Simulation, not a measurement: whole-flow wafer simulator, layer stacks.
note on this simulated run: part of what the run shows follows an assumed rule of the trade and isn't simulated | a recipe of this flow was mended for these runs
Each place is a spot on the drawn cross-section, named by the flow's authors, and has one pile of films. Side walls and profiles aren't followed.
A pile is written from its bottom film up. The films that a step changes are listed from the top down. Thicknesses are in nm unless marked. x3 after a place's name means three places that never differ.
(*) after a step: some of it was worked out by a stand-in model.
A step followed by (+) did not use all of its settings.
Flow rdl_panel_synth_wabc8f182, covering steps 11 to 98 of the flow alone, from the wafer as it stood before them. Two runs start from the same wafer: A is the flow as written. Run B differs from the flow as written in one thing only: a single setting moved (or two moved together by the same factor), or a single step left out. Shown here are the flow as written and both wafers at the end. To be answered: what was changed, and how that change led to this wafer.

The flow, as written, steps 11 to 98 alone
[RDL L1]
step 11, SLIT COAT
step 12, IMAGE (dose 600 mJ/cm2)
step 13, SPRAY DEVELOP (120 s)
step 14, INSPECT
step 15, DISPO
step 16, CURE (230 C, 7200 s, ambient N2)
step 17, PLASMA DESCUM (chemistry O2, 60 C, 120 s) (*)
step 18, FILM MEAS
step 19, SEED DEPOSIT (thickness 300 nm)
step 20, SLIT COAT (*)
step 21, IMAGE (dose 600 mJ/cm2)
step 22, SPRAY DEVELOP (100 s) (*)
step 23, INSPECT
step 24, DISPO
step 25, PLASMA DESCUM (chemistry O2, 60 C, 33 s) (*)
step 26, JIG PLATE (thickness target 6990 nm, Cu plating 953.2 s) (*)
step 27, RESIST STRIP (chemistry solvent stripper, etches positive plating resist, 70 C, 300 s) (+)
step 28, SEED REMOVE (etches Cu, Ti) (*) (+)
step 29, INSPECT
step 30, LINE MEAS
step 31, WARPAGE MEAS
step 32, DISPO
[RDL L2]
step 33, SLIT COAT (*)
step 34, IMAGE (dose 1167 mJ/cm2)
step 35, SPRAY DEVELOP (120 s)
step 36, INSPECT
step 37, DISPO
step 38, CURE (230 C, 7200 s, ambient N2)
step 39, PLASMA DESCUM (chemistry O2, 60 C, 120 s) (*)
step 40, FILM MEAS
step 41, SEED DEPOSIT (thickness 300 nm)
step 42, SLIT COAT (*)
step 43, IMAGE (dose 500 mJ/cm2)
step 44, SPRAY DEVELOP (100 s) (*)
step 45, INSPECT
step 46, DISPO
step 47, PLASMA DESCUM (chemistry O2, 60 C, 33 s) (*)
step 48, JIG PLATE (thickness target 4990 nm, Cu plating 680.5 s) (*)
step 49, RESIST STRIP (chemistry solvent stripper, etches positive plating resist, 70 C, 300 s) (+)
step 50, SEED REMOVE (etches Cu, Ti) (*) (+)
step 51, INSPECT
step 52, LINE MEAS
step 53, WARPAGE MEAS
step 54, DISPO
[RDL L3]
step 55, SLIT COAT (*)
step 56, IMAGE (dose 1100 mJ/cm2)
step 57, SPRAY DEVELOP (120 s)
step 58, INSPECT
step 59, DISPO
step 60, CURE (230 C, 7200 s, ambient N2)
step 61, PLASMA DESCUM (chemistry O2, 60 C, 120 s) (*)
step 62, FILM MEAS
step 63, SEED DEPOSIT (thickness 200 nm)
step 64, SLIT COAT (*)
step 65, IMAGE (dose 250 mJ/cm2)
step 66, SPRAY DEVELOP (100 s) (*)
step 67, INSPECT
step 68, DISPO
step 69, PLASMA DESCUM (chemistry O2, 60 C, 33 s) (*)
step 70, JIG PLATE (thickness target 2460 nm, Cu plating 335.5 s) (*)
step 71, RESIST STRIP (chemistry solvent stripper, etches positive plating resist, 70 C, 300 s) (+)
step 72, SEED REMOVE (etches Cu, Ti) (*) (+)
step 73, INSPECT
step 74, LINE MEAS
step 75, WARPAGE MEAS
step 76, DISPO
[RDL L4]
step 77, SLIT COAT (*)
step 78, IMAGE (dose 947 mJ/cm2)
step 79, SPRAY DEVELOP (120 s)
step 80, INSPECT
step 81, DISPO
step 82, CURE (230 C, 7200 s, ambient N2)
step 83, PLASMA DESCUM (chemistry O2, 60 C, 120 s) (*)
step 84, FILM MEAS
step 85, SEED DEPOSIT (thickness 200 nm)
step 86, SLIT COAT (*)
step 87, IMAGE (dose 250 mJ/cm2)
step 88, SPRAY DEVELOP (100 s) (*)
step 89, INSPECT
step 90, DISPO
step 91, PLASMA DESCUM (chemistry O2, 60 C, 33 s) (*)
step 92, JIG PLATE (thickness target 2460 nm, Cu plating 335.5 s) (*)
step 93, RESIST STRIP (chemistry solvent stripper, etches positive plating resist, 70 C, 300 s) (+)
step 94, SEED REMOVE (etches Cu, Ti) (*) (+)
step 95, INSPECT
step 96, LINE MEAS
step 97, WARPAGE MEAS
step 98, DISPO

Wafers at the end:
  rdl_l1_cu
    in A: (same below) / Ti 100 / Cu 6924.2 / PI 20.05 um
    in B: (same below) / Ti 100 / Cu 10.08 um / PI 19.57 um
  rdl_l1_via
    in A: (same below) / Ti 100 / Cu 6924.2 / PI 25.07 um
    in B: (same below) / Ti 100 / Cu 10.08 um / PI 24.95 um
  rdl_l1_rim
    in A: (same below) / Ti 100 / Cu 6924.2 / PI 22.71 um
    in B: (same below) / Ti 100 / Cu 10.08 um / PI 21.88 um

The reason: step 26, JIG PLATE: Cu plating 1382 s was run, whereas the flow has Cu plating 953.2 s.

Step by step, how the change led to this:
  step 26, JIG PLATE (thickness target 6990 nm, Cu plating 953.2 s) (*)
      rdl_l1_cu, rdl_l1_via, rdl_l1_rim, rdl_l2_land, rdl_l2_via: A +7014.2 Cu | B +10.17 um Cu
  step 33, SLIT COAT (*)
      rdl_l2_cu, rdl_l2_space: A +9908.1 PI | B +11.56 um PI
      field x3, rdl_l3_cu, rdl_l3_space and 9 more: A +8062.5 PI | B +8815.5 PI
      (also at 5 further places)
  step 42, SLIT COAT (*)
      rdl_l1_via: A +10.08 um ILINE-POS-THICK-GRADE-A (new film) | B +9661.3 ILINE-POS-THICK-GRADE-A (new film)
      rdl_l2_cu, rdl_l2_space: A +10.13 um ILINE-POS-THICK-GRADE-A (new film) | B +10.47 um ILINE-POS-THICK-GRADE-A (new film)
      (also at 4 further places)
  step 44, SPRAY DEVELOP (100 s) (*)
      rdl_l2_cu: A -10.13 um ILINE-POS-THICK-GRADE-A (all of it) | B -10.47 um ILINE-POS-THICK-GRADE-A (all of it)
      rdl_l2_land: A -7139.5 ILINE-POS-THICK-GRADE-A (all of it) | B -6744.9 ILINE-POS-THICK-GRADE-A (all of it)
      (also at 1 further place)
  step 49, RESIST STRIP (chemistry solvent stripper, etches positive plating resist, 70 C, 300 s) (+)
      rdl_l1_via: A -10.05 um ILINE-POS-THICK-GRADE-A (all of it) | B -9631.6 ILINE-POS-THICK-GRADE-A (all of it)
      rdl_l1_space: A -10.49 um ILINE-POS-THICK-GRADE-A (all of it) | B -10.87 um ILINE-POS-THICK-GRADE-A (all of it)
      (also at 2 further places)
  step 55, SLIT COAT (*)
      rdl_l1_space: A +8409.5 PI | B +8734.8 PI
      rdl_l1_via: A +8010.4 PI | B +7657.1 PI
      (also at 5 further places)
  step 64, SLIT COAT (*)
      rdl_l1_space: A +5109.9 ILINE-POS-THICK-GRADE-A (new film) | B +5254.1 ILINE-POS-THICK-GRADE-A (new film)
      rdl_l1_via: A +4989.6 ILINE-POS-THICK-GRADE-A (new film) | B +4774.3 ILINE-POS-THICK-GRADE-A (new film)
      (also at 4 further places)
  step 71, RESIST STRIP (chemistry solvent stripper, etches positive plating resist, 70 C, 300 s) (+)
      rdl_l1_space: A -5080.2 ILINE-POS-THICK-GRADE-A (all of it) | B -5224.4 ILINE-POS-THICK-GRADE-A (all of it)
      rdl_l1_via: A -4959.9 ILINE-POS-THICK-GRADE-A (all of it) | B -4744.6 ILINE-POS-THICK-GRADE-A (all of it)
      (also at 4 further places)
  step 77, SLIT COAT (*)
      rdl_l1_via: A +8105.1 PI | B +7899.8 PI
      rdl_l2_cu: A +8370 PI | B +8545.1 PI
      (also at 2 further places)
  step 86, SLIT COAT (*)
      rdl_l1_via: A +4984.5 ILINE-POS-THICK-GRADE-A (new film) | B +4866.2 ILINE-POS-THICK-GRADE-A (new film)
      rdl_l2_via: A +4655.1 ILINE-POS-THICK-GRADE-A (new film) | B +4547.8 ILINE-POS-THICK-GRADE-A (new film)
  step 93, RESIST STRIP (chemistry solvent stripper, etches positive plating resist, 70 C, 300 s) (+)
      rdl_l1_via: A -4954.8 ILINE-POS-THICK-GRADE-A (all of it) | B -4836.5 ILINE-POS-THICK-GRADE-A (all of it)
      rdl_l2_via: A -4625.4 ILINE-POS-THICK-GRADE-A (all of it) | B -4518.1 ILINE-POS-THICK-GRADE-A (all of it)
